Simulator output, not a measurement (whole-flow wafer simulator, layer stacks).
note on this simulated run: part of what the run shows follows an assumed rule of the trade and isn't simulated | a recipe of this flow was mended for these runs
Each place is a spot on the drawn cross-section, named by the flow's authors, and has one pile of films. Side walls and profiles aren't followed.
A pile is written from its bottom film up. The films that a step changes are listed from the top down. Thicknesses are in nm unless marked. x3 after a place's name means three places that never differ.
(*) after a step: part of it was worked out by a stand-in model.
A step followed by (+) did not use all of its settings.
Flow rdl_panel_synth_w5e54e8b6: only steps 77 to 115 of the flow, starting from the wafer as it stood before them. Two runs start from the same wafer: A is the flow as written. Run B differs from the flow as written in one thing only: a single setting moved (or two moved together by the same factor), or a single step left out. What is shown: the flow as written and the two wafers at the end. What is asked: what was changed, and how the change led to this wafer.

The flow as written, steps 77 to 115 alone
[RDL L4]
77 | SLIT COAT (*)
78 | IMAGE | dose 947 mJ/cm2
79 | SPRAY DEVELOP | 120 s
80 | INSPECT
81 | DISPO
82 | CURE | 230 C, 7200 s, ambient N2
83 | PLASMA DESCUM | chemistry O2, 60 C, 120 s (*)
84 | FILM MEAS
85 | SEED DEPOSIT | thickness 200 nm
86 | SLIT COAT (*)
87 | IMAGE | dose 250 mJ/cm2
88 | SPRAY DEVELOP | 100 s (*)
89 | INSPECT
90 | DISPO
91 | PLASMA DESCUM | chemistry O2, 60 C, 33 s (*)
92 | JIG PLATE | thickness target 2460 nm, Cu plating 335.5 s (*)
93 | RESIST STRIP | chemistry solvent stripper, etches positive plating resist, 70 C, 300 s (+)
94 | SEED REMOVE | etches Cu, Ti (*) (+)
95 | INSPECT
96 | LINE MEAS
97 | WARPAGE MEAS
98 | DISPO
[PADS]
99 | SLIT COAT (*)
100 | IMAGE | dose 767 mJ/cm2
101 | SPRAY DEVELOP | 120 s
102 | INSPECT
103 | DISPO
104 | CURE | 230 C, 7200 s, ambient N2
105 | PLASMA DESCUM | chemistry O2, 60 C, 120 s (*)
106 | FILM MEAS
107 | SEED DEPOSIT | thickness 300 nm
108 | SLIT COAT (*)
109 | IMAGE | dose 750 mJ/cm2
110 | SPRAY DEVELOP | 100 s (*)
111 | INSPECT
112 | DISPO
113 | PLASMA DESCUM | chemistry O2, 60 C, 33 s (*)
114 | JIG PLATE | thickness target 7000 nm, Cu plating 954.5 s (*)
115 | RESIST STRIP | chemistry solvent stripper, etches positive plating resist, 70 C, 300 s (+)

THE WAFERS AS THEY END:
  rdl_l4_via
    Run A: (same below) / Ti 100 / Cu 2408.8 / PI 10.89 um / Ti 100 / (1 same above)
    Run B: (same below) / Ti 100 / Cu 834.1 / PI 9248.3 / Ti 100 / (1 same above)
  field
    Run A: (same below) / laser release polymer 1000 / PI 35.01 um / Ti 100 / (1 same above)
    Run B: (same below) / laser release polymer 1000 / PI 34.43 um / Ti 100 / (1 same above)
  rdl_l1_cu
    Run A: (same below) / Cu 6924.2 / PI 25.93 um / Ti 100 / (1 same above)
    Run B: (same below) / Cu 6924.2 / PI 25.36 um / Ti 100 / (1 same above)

The reason: step 92, JIG PLATE: Cu plating 121.5 s was run, while the flow as written has Cu plating 335.5 s.

How this came from the change, step by step:
  92 | JIG PLATE | thickness target 2460 nm, Cu plating 335.5 s (*)
      rdl_l4_cu, rdl_l4_land, rdl_l4_via, pads_land, pads_via: A +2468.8 Cu | B +894.1 Cu
  99 | SLIT COAT (*)
      rdl_l4_via: A +10.89 um PI (new film) | B +9248.3 PI (new film)
      field: A +5893.8 PI | B +5321.5 PI
      (also at 19 further places)
  108 | SLIT COAT (*)
      rdl_l3_space: A +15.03 um ILINE-POS-THICK-GRADE-A (new film) | B +15.04 um ILINE-POS-THICK-GRADE-A (new film)
      rdl_l3_land: A +14.85 um ILINE-POS-THICK-GRADE-A (new film) | B +14.84 um ILINE-POS-THICK-GRADE-A (new film)
      (also at 9 further places)
  110 | SPRAY DEVELOP | 100 s (*)
      pads_cu: A -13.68 um ILINE-POS-THICK-GRADE-A (all of it) | B -13.6 um ILINE-POS-THICK-GRADE-A (all of it)
      pads_land: A -13.11 um ILINE-POS-THICK-GRADE-A (all of it) | B -13.25 um ILINE-POS-THICK-GRADE-A (all of it)
      (also at 1 further place)
  114 | JIG PLATE | thickness target 7000 nm, Cu plating 954.5 s (*)
      pads_via: A +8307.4 Cu | B +8518 Cu
  115 | RESIST STRIP | chemistry solvent stripper, etches positive plating resist, 70 C, 300 s (+)
      rdl_l1_space: A -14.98 um ILINE-POS-THICK-GRADE-A (all of it) | B -14.99 um ILINE-POS-THICK-GRADE-A (all of it)
      rdl_l3_space: A -15 um ILINE-POS-THICK-GRADE-A (all of it) | B -15.01 um ILINE-POS-THICK-GRADE-A (all of it)
      (also at 7 further places)
